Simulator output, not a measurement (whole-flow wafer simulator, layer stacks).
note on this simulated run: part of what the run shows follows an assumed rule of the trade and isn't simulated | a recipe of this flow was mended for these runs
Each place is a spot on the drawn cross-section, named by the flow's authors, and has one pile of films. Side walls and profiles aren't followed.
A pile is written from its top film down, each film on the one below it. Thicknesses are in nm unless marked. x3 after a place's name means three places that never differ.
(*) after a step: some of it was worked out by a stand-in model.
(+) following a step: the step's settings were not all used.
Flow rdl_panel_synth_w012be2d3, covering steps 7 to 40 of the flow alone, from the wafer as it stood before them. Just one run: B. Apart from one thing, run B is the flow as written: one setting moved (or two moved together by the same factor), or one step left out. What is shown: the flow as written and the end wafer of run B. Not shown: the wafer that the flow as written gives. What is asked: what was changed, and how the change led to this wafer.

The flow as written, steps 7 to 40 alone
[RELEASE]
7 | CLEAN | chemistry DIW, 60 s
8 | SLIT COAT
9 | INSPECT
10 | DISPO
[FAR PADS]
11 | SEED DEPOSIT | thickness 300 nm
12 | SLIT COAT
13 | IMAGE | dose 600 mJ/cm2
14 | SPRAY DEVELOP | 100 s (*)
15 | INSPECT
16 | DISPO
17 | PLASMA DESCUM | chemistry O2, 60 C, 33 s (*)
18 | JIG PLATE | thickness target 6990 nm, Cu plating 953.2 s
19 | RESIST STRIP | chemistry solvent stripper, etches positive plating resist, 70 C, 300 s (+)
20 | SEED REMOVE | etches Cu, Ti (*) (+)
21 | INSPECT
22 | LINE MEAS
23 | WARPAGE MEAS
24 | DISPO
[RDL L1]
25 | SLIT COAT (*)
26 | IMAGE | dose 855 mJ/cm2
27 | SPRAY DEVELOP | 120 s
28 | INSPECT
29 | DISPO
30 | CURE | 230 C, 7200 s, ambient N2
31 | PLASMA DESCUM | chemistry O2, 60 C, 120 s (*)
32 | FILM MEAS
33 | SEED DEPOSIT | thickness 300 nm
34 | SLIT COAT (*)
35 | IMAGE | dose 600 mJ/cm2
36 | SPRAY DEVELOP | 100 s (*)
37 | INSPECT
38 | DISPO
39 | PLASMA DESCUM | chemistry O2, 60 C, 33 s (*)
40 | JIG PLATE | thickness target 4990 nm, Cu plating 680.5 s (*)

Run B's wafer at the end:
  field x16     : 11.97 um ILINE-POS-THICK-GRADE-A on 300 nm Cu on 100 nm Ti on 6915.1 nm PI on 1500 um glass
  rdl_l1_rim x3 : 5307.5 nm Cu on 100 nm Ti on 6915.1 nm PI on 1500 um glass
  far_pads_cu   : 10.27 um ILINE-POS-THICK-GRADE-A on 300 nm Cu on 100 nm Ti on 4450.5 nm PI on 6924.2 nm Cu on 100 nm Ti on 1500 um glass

Cause: step 8, SLIT COAT, was not run.

The path from the change to this, step by step:
  (no step that both runs have acts differently)
